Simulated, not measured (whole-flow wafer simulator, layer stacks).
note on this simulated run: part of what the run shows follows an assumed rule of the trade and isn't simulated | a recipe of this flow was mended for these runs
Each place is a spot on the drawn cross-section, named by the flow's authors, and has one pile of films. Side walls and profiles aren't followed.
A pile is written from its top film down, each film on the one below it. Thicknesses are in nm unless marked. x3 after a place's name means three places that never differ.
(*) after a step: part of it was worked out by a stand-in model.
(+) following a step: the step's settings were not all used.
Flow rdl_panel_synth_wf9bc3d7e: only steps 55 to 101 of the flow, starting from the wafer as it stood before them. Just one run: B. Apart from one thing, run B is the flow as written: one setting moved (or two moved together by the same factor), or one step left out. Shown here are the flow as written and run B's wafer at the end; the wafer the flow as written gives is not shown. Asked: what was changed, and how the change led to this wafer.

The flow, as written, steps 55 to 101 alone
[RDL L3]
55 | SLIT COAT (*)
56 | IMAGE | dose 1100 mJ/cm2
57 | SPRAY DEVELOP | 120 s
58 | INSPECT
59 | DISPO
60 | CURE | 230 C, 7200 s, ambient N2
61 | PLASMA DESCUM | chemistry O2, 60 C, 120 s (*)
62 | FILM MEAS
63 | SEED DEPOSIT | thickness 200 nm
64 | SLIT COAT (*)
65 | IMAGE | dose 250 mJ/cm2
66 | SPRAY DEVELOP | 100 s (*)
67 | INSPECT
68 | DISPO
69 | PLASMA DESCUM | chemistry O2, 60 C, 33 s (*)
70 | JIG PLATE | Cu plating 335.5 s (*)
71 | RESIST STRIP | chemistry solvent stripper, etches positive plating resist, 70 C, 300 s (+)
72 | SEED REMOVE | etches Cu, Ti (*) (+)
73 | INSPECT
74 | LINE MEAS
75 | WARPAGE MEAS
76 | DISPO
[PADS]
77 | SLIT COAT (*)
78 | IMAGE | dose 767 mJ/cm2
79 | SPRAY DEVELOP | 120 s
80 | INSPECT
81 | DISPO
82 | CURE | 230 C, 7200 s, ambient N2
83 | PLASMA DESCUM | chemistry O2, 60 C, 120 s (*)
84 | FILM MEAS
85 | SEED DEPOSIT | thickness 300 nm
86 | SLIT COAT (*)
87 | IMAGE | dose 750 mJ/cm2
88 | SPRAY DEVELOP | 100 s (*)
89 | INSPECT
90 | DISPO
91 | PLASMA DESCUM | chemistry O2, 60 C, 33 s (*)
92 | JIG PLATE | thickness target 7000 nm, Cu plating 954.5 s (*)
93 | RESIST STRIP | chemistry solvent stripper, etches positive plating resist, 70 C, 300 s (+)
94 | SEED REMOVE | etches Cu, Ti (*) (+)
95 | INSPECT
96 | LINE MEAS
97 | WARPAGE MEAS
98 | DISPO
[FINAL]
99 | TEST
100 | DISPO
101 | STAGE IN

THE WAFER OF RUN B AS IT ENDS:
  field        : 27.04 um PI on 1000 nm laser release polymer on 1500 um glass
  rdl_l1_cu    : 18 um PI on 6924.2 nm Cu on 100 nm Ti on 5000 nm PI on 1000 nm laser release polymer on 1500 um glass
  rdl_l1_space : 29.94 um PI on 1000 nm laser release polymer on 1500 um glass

The reason: step 70, JIG PLATE: Cu plating 389.2 s was run, while the flow as written has Cu plating 335.5 s.

The path from the change to this, step by step:
  70 | JIG PLATE | Cu plating 335.5 s (*)
      rdl_l3_cu, rdl_l3_land, rdl_l3_via, pads_land, pads_via: Cu gains 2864 (as written it would have been: Cu gains 2468.8)
  77 | SLIT COAT (*)
      field: PI gains 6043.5 (as written it would have been: PI gains 5893.8)
      rdl_l1_cu: PI gains 5922.2 (as written it would have been: PI gains 5773.5)
      (also at 13 further places)
  86 | SLIT COAT (*)
      rdl_l1_cu: ILINE-POS-THICK-GRADE-A gains 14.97 um (new film) (as written it would have been: ILINE-POS-THICK-GRADE-A gains 14.96 um (new film))
      rdl_l2_land: ILINE-POS-THICK-GRADE-A gains 14.63 um (new film) (as written it would have been: ILINE-POS-THICK-GRADE-A gains 14.62 um (new film))
      (also at 10 further places)
  88 | SPRAY DEVELOP | 100 s (*)
      pads_cu: ILINE-POS-THICK-GRADE-A loses 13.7 um (all of it) (as written it would have been: ILINE-POS-THICK-GRADE-A loses 13.68 um (all of it))
      pads_land: ILINE-POS-THICK-GRADE-A loses 13.08 um (all of it) (as written it would have been: ILINE-POS-THICK-GRADE-A loses 13.11 um (all of it))
      (also at 1 further place)
  92 | JIG PLATE | thickness target 7000 nm, Cu plating 954.5 s (*)
      pads_via: Au/Ni/Cu gains 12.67 um (new film) (as written it would have been: Au/Ni/Cu gains 12.72 um (new film))
  93 | RESIST STRIP | chemistry solvent stripper, etches positive plating resist, 70 C, 300 s (+)
      rdl_l1_cu: ILINE-POS-THICK-GRADE-A loses 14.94 um (all of it) (as written it would have been: ILINE-POS-THICK-GRADE-A loses 14.93 um (all of it))
      rdl_l2_land: ILINE-POS-THICK-GRADE-A loses 14.6 um (all of it) (as written it would have been: ILINE-POS-THICK-GRADE-A loses 14.59 um (all of it))
      (also at 7 further places)
